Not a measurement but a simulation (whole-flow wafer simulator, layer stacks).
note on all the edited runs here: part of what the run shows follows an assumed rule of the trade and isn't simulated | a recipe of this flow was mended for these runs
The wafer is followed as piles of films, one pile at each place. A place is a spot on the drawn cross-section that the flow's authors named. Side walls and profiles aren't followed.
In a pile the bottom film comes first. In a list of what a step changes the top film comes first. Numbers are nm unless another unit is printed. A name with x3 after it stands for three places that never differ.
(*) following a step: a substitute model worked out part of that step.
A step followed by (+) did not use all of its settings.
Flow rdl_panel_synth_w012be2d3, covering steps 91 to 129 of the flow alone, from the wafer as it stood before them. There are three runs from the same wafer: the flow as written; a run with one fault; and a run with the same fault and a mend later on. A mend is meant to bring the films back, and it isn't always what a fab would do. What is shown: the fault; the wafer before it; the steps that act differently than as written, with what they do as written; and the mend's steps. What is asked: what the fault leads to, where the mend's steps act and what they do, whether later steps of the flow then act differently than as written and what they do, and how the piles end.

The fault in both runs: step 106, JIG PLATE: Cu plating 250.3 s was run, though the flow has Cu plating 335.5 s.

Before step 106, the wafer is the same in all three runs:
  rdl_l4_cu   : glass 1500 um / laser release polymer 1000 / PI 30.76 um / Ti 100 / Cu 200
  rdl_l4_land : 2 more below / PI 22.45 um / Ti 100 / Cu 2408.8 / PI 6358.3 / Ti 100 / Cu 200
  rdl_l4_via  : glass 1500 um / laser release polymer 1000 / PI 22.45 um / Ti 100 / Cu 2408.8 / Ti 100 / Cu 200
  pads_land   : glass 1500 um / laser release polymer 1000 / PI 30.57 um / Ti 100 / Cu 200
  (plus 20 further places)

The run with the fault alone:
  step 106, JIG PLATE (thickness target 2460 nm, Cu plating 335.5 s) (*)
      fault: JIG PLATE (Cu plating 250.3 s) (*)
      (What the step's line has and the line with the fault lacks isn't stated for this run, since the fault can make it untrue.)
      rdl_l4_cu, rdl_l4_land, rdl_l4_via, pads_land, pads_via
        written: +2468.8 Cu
        fault: +1841.9 Cu
  Steps further on in the flow that do not act as written (not shown: 1 more step that differs only slightly, by at most 2% or 0.5 nm, whichever is larger):
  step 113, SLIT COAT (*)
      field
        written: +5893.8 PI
        fault: +5661.2 PI
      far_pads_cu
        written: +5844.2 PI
        fault: +5612.1 PI
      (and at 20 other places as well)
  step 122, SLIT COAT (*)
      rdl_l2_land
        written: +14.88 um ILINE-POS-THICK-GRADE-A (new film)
        fault: +14.87 um ILINE-POS-THICK-GRADE-A (new film)
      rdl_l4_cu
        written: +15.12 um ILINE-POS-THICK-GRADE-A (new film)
        fault: +14.91 um ILINE-POS-THICK-GRADE-A (new film)
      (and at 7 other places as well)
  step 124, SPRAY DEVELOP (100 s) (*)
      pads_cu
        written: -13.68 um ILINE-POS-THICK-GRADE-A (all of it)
        fault: -13.65 um ILINE-POS-THICK-GRADE-A (all of it)
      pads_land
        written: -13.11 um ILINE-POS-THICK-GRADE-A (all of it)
        fault: -13.16 um ILINE-POS-THICK-GRADE-A (all of it)
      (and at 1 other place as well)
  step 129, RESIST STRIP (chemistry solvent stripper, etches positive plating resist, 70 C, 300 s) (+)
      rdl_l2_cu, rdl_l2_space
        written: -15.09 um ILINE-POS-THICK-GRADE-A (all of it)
        fault: -15.1 um ILINE-POS-THICK-GRADE-A (all of it)
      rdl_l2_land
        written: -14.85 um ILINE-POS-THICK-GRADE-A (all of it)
        fault: -14.84 um ILINE-POS-THICK-GRADE-A (all of it)
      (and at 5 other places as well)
  By the end, the piles at rdl_l3_land, rdl_l4_cu, rdl_l4_space, rdl_l4_land, rdl_l4_via, pads_land, pads_via depart from the flow's by more than 2% or 0.5 nm, whichever is larger.
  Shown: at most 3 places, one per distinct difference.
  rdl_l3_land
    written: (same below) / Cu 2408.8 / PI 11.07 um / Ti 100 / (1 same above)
    fault: (same below) / Cu 2408.8 / PI 10.84 um / Ti 100 / (1 same above)
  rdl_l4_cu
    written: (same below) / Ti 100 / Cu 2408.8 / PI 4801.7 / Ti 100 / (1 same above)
    fault: (same below) / Ti 100 / Cu 1781.9 / PI 4638 / Ti 100 / (1 same above)
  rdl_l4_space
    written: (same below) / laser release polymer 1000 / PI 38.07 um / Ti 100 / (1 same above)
    fault: (same below) / laser release polymer 1000 / PI 37.24 um / Ti 100 / (1 same above)

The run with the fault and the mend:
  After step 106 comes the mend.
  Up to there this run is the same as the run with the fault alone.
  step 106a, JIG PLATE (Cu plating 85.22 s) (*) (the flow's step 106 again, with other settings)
      rdl_l4_cu, rdl_l4_land, rdl_l4_via, pads_land, pads_via
        +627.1 Cu
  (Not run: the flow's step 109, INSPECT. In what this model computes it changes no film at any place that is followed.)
  Every later step of the flow that is run acts as written, at every place that is followed, to within 2% or 0.5 nm, whichever is larger.
  At the end the piles are close to the flow's at the places that both follow, differing by at most 2% or 0.5 nm, whichever is larger.
